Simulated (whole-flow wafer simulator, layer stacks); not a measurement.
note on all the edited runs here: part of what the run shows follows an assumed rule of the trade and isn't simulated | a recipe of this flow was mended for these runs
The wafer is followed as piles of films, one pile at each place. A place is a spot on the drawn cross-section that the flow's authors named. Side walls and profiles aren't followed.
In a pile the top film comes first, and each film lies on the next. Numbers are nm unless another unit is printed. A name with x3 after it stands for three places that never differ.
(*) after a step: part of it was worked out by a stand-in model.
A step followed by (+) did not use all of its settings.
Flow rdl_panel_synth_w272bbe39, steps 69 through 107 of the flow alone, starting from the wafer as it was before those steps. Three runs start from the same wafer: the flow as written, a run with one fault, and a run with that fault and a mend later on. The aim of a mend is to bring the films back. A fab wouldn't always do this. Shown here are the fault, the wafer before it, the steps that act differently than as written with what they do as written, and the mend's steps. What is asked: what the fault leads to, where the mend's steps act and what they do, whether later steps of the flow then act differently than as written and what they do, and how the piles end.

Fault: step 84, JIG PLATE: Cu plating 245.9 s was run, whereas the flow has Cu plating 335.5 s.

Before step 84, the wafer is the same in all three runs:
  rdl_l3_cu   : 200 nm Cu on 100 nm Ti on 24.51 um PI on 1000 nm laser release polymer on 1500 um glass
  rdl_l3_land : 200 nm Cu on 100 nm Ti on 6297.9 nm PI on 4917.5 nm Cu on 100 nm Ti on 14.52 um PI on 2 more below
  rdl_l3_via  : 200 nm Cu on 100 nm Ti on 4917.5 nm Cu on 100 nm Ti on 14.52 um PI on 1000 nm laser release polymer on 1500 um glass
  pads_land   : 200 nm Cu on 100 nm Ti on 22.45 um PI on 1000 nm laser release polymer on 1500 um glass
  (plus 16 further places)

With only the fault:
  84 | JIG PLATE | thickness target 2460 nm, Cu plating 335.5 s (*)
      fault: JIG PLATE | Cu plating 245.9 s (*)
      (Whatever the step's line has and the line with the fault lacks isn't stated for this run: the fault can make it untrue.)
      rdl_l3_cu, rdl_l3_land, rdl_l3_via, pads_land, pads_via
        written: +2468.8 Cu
        fault: +1809.5 Cu
  Steps further on in the flow that do not act as written:
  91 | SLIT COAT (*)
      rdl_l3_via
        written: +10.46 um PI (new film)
        fault: +9843.5 PI (new film)
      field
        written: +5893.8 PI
        fault: +5649.4 PI
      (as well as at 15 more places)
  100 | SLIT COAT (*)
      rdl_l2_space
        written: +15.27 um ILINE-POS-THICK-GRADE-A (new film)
        fault: +15.28 um ILINE-POS-THICK-GRADE-A (new film)
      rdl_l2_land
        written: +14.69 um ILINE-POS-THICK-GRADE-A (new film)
        fault: +14.68 um ILINE-POS-THICK-GRADE-A (new film)
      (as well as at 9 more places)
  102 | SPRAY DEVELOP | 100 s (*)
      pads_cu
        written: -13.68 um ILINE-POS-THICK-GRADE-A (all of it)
        fault: -13.65 um ILINE-POS-THICK-GRADE-A (all of it)
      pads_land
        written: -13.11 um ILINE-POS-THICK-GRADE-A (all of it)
        fault: -13.17 um ILINE-POS-THICK-GRADE-A (all of it)
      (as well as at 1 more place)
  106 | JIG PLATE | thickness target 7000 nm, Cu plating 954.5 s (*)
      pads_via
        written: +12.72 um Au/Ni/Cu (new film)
        fault: +12.8 um Au/Ni/Cu (new film)
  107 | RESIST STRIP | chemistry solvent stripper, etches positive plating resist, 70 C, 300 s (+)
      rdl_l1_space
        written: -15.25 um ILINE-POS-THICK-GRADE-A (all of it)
        fault: -15.26 um ILINE-POS-THICK-GRADE-A (all of it)
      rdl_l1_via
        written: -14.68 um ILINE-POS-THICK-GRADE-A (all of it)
        fault: -14.67 um ILINE-POS-THICK-GRADE-A (all of it)
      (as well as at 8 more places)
  The piles end different from the flow's at rdl_l2_cu, rdl_l2_land, rdl_l3_cu and 6 more by more than 2% or 0.5 nm, whichever is larger.
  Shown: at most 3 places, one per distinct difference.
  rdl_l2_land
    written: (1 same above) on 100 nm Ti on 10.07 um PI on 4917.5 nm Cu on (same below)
    fault: (1 same above) on 100 nm Ti on 9831.5 nm PI on 4917.5 nm Cu on (same below)
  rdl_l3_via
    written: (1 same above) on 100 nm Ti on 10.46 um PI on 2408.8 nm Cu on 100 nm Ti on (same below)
    fault: (1 same above) on 100 nm Ti on 9843.5 nm PI on 1749.5 nm Cu on 100 nm Ti on (same below)
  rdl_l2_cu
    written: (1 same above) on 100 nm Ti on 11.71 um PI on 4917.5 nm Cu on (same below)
    fault: (1 same above) on 100 nm Ti on 11.47 um PI on 4917.5 nm Cu on (same below)

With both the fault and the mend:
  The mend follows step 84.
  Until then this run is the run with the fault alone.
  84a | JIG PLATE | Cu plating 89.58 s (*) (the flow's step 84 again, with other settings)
      rdl_l3_cu, rdl_l3_land, rdl_l3_via, pads_land, pads_via
        +659.2 Cu
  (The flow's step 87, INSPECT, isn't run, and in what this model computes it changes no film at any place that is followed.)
  Every later step of the flow that is run acts as written, at every place that is followed, to within 2% or 0.5 nm, whichever is larger.
  At the end the piles are close to the flow's at the places that both follow, differing by at most 2% or 0.5 nm, whichever is larger.
